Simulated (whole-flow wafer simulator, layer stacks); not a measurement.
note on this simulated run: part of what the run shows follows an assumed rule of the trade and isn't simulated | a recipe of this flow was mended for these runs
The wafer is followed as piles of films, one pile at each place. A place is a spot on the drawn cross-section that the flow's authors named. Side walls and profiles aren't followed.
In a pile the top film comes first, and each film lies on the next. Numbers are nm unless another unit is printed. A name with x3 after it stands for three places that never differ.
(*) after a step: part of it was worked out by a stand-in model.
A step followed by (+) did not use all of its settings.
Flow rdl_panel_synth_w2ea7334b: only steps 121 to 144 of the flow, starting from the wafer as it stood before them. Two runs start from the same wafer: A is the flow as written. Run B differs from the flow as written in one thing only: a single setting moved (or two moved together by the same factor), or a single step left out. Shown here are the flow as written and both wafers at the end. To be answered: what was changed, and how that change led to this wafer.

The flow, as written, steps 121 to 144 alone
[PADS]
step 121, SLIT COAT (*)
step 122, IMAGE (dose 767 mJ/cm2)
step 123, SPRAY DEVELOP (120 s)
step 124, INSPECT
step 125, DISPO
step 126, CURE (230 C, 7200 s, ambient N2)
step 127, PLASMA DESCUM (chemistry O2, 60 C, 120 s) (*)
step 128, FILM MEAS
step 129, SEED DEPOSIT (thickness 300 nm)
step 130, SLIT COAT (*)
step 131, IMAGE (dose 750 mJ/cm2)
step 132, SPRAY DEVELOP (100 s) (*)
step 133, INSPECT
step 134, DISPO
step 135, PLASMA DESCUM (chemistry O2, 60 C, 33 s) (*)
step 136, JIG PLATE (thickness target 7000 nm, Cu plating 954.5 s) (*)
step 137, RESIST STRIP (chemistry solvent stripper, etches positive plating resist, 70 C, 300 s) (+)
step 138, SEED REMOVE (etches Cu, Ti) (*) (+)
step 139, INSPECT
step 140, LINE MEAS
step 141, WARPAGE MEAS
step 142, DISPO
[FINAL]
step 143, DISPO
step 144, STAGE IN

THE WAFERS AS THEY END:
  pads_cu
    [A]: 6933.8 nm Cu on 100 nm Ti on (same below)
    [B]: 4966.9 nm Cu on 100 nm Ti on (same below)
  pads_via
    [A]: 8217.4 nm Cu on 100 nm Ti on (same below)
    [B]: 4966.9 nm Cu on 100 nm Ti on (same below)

Cause: step 136, JIG PLATE: Cu plating 687.2 s was run, whereas the flow has Cu plating 954.5 s.

How this came from the change, step by step:
  step 136, JIG PLATE (thickness target 7000 nm, Cu plating 954.5 s) (*)
      pads_cu, pads_land: A Cu gains 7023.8 | B Cu gains 5056.9
      pads_via: A Cu gains 8307.4 | B Cu gains 5056.9
